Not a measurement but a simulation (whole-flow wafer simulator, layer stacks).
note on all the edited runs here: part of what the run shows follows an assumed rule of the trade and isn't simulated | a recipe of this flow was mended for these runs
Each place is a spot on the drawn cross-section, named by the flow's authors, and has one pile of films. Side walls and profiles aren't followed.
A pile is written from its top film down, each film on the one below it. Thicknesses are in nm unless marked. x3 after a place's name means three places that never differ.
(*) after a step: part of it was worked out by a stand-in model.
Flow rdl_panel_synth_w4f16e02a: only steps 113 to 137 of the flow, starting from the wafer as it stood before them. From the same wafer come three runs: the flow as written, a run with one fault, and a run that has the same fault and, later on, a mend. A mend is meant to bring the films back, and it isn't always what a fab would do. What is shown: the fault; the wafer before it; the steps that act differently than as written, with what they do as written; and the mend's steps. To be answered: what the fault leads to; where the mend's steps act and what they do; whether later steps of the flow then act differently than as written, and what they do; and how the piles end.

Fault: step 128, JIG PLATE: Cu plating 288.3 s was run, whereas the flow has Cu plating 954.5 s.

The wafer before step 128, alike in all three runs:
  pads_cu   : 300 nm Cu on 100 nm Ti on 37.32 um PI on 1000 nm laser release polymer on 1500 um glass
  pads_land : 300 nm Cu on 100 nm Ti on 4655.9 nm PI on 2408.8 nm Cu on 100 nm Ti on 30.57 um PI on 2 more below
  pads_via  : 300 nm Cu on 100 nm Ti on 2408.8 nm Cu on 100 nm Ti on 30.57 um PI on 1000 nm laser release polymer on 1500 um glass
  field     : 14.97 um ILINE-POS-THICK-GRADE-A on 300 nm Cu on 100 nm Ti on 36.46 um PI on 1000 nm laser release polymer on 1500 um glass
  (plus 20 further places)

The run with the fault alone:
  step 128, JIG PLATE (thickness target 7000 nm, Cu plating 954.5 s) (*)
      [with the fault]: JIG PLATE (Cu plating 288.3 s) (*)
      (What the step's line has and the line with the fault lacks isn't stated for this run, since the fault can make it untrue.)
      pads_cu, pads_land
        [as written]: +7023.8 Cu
        [with the fault]: +2121.5 Cu
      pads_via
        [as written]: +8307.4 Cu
        [with the fault]: +2121.5 Cu
  Every later step of the flow that is run acts as written at every place that is followed.
  By the end, the piles at pads_cu, pads_land, pads_via depart from the flow's by more than 2% or 0.5 nm, whichever is larger.
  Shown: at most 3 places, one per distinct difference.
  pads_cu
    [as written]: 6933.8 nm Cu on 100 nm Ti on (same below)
    [with the fault]: 2031.5 nm Cu on 100 nm Ti on (same below)
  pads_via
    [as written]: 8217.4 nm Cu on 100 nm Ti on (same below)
    [with the fault]: 2031.5 nm Cu on 100 nm Ti on (same below)

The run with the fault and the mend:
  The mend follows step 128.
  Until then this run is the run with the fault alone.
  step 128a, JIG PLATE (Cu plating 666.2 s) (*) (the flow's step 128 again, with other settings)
      pads_cu, pads_land
        +4902.3 Cu
      pads_via
        +6186 Cu
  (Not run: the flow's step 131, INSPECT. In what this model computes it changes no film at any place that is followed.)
  Every later step of the flow that is run acts as written at every place that is followed.
  By the end, the piles equal the flow's at every place that both follow.
